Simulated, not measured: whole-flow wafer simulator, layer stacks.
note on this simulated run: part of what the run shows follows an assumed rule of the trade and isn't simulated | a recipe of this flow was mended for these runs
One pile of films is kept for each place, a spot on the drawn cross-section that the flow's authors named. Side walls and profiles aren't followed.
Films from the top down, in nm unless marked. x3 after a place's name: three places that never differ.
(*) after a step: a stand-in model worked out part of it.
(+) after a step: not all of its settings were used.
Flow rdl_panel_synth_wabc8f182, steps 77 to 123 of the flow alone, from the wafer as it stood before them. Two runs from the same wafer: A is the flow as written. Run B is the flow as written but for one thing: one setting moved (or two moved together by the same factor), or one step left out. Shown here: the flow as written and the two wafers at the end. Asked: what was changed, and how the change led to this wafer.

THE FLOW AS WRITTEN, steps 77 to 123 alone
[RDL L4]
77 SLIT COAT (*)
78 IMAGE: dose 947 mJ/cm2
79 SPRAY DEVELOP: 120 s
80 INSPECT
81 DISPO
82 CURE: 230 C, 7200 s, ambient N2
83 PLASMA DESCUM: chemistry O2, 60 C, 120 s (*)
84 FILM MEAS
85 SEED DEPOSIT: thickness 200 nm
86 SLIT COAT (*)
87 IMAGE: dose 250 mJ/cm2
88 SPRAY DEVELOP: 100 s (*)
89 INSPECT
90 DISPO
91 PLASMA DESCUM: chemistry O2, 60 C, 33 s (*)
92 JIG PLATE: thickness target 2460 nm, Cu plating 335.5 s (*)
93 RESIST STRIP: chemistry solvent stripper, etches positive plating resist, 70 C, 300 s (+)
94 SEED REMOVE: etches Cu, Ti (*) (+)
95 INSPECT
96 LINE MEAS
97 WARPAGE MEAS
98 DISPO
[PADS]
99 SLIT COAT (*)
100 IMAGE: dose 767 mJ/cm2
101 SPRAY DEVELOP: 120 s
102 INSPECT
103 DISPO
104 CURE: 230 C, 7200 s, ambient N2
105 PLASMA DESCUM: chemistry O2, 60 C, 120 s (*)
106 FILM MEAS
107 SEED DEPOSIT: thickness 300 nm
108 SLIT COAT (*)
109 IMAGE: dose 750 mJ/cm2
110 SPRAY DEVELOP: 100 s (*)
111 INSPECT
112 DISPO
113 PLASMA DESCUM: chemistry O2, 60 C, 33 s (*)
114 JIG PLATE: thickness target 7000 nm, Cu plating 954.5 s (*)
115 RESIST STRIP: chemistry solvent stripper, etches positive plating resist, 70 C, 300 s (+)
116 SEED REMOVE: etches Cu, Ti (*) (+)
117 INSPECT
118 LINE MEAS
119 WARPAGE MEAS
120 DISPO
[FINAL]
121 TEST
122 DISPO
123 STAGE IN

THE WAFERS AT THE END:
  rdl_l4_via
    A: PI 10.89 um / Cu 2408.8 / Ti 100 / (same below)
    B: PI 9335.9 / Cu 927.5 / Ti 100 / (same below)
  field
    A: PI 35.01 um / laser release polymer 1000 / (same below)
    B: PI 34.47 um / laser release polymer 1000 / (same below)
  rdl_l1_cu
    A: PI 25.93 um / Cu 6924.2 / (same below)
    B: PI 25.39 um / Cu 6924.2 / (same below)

The cause: step 92, JIG PLATE: Cu plating 134.2 s was run, where the flow has Cu plating 335.5 s.

How the change led to this, step by step:
  92 JIG PLATE: thickness target 2460 nm, Cu plating 335.5 s (*)
      rdl_l4_cu, rdl_l4_land, rdl_l4_via, pads_land, pads_via: A Cu +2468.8 | B Cu +987.5
  99 SLIT COAT (*)
      rdl_l4_via: A PI +10.89 um (new film) | B PI +9335.9 (new film)
      field: A PI +5893.8 | B PI +5354.3
      (and at 19 more places)
  108 SLIT COAT (*)
      rdl_l3_space: A ILINE-POS-THICK-GRADE-A +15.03 um (new film) | B ILINE-POS-THICK-GRADE-A +15.04 um (new film)
      rdl_l3_land: A ILINE-POS-THICK-GRADE-A +14.85 um (new film) | B ILINE-POS-THICK-GRADE-A +14.84 um (new film)
      (and at 9 more places)
  110 SPRAY DEVELOP: 100 s (*)
      pads_cu: A ILINE-POS-THICK-GRADE-A -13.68 um (all of it) | B ILINE-POS-THICK-GRADE-A -13.6 um (all of it)
      pads_land: A ILINE-POS-THICK-GRADE-A -13.11 um (all of it) | B ILINE-POS-THICK-GRADE-A -13.24 um (all of it)
      (and at 1 more place)
  114 JIG PLATE: thickness target 7000 nm, Cu plating 954.5 s (*)
      pads_via: A Cu +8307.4 | B Cu +8505
  115 RESIST STRIP: chemistry solvent stripper, etches positive plating resist, 70 C, 300 s (+)
      rdl_l1_space: A ILINE-POS-THICK-GRADE-A -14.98 um (all of it) | B ILINE-POS-THICK-GRADE-A -14.99 um (all of it)
      rdl_l3_space: A ILINE-POS-THICK-GRADE-A -15 um (all of it) | B ILINE-POS-THICK-GRADE-A -15.01 um (all of it)
      (and at 7 more places)
